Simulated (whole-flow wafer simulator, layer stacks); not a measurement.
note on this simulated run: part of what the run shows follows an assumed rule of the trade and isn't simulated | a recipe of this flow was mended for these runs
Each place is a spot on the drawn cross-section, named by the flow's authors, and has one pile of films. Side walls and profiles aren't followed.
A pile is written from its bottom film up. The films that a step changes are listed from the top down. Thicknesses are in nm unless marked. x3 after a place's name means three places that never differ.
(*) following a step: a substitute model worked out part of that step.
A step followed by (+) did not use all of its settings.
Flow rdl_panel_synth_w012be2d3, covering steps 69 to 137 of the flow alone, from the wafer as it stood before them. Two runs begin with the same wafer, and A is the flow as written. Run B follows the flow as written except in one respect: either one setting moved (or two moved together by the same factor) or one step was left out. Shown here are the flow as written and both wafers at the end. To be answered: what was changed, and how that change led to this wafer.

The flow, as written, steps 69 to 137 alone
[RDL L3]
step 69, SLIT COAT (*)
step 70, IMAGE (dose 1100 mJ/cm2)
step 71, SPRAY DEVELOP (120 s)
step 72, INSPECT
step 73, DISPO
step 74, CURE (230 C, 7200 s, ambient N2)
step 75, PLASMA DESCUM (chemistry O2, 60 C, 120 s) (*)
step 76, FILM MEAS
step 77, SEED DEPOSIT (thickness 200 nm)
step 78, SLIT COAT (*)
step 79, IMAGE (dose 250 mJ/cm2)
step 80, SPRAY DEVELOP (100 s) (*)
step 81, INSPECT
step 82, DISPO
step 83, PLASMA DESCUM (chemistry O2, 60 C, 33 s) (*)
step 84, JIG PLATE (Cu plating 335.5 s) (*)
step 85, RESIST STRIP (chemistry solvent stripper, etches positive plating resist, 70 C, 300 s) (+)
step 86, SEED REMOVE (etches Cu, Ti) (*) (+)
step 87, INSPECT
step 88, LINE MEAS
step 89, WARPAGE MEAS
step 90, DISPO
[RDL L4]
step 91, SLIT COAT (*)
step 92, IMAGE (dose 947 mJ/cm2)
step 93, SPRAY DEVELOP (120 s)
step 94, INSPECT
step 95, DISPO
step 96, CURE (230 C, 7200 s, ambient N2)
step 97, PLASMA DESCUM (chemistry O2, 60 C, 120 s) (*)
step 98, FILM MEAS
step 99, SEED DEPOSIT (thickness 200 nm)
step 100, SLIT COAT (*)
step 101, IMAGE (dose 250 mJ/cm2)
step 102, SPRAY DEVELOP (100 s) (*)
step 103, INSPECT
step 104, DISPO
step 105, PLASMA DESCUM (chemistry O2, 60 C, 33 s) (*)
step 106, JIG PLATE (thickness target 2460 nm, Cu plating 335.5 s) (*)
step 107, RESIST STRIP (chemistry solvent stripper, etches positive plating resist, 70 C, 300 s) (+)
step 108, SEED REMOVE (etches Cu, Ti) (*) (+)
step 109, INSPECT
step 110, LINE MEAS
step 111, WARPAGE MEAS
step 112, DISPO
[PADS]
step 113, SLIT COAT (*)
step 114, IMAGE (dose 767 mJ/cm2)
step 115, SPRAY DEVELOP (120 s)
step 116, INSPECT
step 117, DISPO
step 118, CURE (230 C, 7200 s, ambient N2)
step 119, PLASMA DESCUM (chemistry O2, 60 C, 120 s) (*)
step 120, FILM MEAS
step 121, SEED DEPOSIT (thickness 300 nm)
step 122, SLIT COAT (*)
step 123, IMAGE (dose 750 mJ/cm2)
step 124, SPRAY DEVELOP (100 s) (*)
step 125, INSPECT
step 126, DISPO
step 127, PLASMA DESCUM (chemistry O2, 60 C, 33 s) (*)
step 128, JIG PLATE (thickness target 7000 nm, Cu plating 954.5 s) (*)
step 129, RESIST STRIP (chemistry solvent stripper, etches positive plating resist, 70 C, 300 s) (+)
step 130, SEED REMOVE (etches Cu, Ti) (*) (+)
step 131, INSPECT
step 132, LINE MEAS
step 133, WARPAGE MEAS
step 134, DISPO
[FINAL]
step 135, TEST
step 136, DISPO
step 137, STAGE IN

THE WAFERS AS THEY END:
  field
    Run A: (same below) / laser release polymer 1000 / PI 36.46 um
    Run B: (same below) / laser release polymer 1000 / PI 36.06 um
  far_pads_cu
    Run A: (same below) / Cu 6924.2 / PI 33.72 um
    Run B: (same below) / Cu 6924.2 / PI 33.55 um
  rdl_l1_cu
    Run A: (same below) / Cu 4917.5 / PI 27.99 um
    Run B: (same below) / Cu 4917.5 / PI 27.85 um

What caused this: step 84, JIG PLATE: Cu plating 255 s was run, while the flow as written has Cu plating 335.5 s.

How this came from the change, step by step:
  step 84, JIG PLATE (Cu plating 335.5 s) (*)
      rdl_l3_cu, rdl_l3_land, rdl_l3_via, rdl_l4_land, rdl_l4_via: A Cu gains 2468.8 | B Cu gains 1876.5
  step 91, SLIT COAT (*)
      field, pads_cu, pads_space, pads_land, pads_via: A PI gains 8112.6 | B PI gains 7709.4
      far_pads_cu: A PI gains 7829.7 | B PI gains 7650
      (as well as at 13 more places)
  step 100, SLIT COAT (*)
      rdl_l3_land: A ILINE-POS-THICK-GRADE-A gains 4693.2 (new film) | B ILINE-POS-THICK-GRADE-A gains 4859.3 (new film)
      rdl_l3_via: A ILINE-POS-THICK-GRADE-A gains 4627.8 (new film) | B ILINE-POS-THICK-GRADE-A gains 4850 (new film)
  step 107, RESIST STRIP (chemistry solvent stripper, etches positive plating resist, 70 C, 300 s) (+)
      rdl_l3_land: A ILINE-POS-THICK-GRADE-A loses 4663.5 (all of it) | B ILINE-POS-THICK-GRADE-A loses 4829.6 (all of it)
      rdl_l3_via: A ILINE-POS-THICK-GRADE-A loses 4598.1 (all of it) | B ILINE-POS-THICK-GRADE-A loses 4820.3 (all of it)
  step 113, SLIT COAT (*)
      rdl_l3_land: A PI gains 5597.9 | B PI gains 5758.3
      rdl_l3_via: A PI gains 5534.5 | B PI gains 5750.6
      (as well as at 1 more place)
  step 122, SLIT COAT (*)
      rdl_l2_cu, rdl_l2_space: A ILINE-POS-THICK-GRADE-A gains 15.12 um (new film) | B ILINE-POS-THICK-GRADE-A gains 15.13 um (new film)
      rdl_l4_cu, rdl_l4_space: A ILINE-POS-THICK-GRADE-A gains 15.12 um (new film) | B ILINE-POS-THICK-GRADE-A gains 15.11 um (new film)
      (as well as at 11 more places)
  step 129, RESIST STRIP (chemistry solvent stripper, etches positive plating resist, 70 C, 300 s) (+)
      rdl_l2_cu, rdl_l2_space: A ILINE-POS-THICK-GRADE-A loses 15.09 um (all of it) | B ILINE-POS-THICK-GRADE-A loses 15.1 um (all of it)
      rdl_l4_cu, rdl_l4_space: A ILINE-POS-THICK-GRADE-A loses 15.09 um (all of it) | B ILINE-POS-THICK-GRADE-A loses 15.08 um (all of it)
      (as well as at 12 more places)
